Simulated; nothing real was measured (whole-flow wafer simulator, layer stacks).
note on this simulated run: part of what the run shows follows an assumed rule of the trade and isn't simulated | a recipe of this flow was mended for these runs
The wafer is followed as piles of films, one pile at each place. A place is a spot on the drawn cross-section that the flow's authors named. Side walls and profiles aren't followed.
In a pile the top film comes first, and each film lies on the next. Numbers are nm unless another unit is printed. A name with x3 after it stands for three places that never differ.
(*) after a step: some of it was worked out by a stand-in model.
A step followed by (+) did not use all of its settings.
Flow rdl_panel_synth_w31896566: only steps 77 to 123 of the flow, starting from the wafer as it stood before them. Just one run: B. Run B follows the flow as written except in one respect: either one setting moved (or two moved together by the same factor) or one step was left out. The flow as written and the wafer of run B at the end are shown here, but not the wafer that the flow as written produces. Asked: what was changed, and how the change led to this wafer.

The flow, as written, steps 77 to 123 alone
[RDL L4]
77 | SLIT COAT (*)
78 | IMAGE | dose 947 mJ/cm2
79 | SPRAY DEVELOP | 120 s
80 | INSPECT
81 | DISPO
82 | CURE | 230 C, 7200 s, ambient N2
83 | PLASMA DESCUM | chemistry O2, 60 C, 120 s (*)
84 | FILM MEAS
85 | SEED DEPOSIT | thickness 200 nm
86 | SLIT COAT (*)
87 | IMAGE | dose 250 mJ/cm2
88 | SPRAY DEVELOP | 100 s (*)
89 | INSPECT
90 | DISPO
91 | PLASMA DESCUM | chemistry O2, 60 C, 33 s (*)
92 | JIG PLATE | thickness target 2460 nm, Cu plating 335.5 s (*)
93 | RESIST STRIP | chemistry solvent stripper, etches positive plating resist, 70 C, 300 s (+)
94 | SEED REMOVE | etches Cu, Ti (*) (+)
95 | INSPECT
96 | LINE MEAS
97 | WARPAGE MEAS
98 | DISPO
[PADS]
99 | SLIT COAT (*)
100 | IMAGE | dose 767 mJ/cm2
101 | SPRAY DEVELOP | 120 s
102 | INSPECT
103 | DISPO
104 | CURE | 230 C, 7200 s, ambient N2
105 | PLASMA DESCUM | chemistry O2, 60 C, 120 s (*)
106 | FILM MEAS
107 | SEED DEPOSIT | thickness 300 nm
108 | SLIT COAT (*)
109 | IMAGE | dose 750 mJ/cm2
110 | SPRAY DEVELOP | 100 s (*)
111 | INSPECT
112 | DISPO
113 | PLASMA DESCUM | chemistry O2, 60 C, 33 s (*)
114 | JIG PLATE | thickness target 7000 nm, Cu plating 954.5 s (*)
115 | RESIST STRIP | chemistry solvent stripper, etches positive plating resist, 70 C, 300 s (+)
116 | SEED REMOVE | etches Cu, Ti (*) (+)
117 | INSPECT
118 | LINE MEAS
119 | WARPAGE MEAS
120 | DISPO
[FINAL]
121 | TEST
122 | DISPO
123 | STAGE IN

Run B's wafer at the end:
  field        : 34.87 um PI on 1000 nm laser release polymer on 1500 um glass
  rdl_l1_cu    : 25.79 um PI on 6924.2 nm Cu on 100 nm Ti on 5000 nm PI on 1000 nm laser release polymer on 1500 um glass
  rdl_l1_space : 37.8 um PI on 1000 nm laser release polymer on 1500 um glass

The reason: step 92, JIG PLATE: Cu plating 285.2 s was run, though the flow has Cu plating 335.5 s.

Step by step, how the change led to this:
  92 | JIG PLATE | thickness target 2460 nm, Cu plating 335.5 s (*)
      rdl_l4_cu, rdl_l4_land, rdl_l4_via, pads_land, pads_via: +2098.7 Cu (as written it would have been: +2468.8 Cu)
  99 | SLIT COAT (*)
      field: +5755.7 PI (as written it would have been: +5893.8 PI)
      rdl_l1_cu: +5736.8 PI (as written it would have been: +5874.7 PI)
      (also at 18 further places)
  108 | SLIT COAT (*)
      rdl_l4_cu: +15 um ILINE-POS-THICK-GRADE-A (new film) (as written it would have been: +15.12 um ILINE-POS-THICK-GRADE-A (new film))
      rdl_l4_space: +15.01 um ILINE-POS-THICK-GRADE-A (new film) (as written it would have been: +15.12 um ILINE-POS-THICK-GRADE-A (new film))
      (also at 6 further places)
  110 | SPRAY DEVELOP | 100 s (*)
      pads_cu: -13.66 um ILINE-POS-THICK-GRADE-A (all of it) (as written it would have been: -13.68 um ILINE-POS-THICK-GRADE-A (all of it))
      pads_land: -13.14 um ILINE-POS-THICK-GRADE-A (all of it) (as written it would have been: -13.11 um ILINE-POS-THICK-GRADE-A (all of it))
      (also at 1 further place)
  114 | JIG PLATE | thickness target 7000 nm, Cu plating 954.5 s (*)
      pads_via: +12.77 um Au/Ni/Cu (new film) (as written it would have been: +12.72 um Au/Ni/Cu (new film))
  115 | RESIST STRIP | chemistry solvent stripper, etches positive plating resist, 70 C, 300 s (+)
      rdl_l4_cu: -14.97 um ILINE-POS-THICK-GRADE-A (all of it) (as written it would have been: -15.09 um ILINE-POS-THICK-GRADE-A (all of it))
      rdl_l4_space: -14.98 um ILINE-POS-THICK-GRADE-A (all of it) (as written it would have been: -15.09 um ILINE-POS-THICK-GRADE-A (all of it))
      (also at 3 further places)
